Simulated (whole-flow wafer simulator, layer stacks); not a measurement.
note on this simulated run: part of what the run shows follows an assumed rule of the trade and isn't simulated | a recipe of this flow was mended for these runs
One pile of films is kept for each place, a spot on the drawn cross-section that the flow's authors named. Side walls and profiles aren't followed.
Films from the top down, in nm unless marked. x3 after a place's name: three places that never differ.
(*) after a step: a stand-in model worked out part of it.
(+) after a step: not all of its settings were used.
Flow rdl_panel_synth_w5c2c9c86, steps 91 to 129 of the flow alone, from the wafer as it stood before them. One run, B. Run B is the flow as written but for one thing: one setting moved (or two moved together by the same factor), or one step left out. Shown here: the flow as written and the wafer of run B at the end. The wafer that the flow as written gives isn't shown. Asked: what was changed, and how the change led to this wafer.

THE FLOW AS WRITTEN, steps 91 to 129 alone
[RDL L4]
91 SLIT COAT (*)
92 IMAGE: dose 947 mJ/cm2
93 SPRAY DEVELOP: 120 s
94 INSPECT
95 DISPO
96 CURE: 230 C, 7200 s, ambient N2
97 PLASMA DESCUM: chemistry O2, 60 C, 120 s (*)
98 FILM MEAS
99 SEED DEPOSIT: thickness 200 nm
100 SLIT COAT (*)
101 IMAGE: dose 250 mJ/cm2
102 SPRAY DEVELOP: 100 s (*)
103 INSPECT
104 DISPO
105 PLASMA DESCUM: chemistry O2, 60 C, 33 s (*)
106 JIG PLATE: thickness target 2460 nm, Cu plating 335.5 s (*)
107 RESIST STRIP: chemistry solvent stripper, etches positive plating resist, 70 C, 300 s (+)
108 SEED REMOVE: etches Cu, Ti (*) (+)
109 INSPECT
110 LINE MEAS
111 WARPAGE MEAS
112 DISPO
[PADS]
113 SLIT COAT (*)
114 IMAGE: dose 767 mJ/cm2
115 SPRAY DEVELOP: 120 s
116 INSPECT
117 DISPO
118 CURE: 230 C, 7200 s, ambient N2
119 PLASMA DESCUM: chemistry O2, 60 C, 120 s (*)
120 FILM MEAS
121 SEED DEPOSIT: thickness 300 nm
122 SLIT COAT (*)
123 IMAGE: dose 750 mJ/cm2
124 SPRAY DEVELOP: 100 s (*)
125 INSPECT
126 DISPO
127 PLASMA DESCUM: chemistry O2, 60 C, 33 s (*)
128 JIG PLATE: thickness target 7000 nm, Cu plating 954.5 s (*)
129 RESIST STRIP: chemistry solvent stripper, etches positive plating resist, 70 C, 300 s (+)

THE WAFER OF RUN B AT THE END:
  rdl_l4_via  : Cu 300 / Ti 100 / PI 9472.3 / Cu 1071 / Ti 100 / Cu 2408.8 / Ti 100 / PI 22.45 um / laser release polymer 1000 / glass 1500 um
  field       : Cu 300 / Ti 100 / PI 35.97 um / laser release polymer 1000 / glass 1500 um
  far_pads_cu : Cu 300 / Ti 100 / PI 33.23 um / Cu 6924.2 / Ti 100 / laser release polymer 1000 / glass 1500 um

The cause: step 106, JIG PLATE: Cu plating 153.7 s was run, where the flow has Cu plating 335.5 s.

How the change led to this, step by step:
  106 JIG PLATE: thickness target 2460 nm, Cu plating 335.5 s (*)
      rdl_l4_cu, rdl_l4_land, rdl_l4_via, pads_land, pads_via: Cu +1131 (as written it would be: Cu +2468.8)
  113 SLIT COAT (*)
      rdl_l4_via: PI +9472.3 (new film) (as written it would be: PI +10.89 um (new film))
      field: PI +5405.1 (as written it would be: PI +5893.8)
      (and at 21 more places)
  122 SLIT COAT (*)
      rdl_l2_cu, rdl_l2_space: ILINE-POS-THICK-GRADE-A +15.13 um (new film) (as written it would be: ILINE-POS-THICK-GRADE-A +15.12 um (new film))
      rdl_l1_space: ILINE-POS-THICK-GRADE-A +15.18 um (new film) (as written it would be: ILINE-POS-THICK-GRADE-A +15.17 um (new film))
      (and at 13 more places)
  124 SPRAY DEVELOP: 100 s (*)
      pads_cu: ILINE-POS-THICK-GRADE-A -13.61 um (all of it) (as written it would be: ILINE-POS-THICK-GRADE-A -13.68 um (all of it))
      pads_land: ILINE-POS-THICK-GRADE-A -13.23 um (all of it) (as written it would be: ILINE-POS-THICK-GRADE-A -13.11 um (all of it))
      (and at 1 more place)
  128 JIG PLATE: thickness target 7000 nm, Cu plating 954.5 s (*)
      pads_via: Au/Ni/Cu +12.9 um (new film) (as written it would be: Au/Ni/Cu +12.72 um (new film))
  129 RESIST STRIP: chemistry solvent stripper, etches positive plating resist, 70 C, 300 s (+)
      rdl_l2_cu, rdl_l2_space: ILINE-POS-THICK-GRADE-A -15.1 um (all of it) (as written it would be: ILINE-POS-THICK-GRADE-A -15.09 um (all of it))
      rdl_l1_space: ILINE-POS-THICK-GRADE-A -15.15 um (all of it) (as written it would be: ILINE-POS-THICK-GRADE-A -15.14 um (all of it))
      (and at 10 more places)
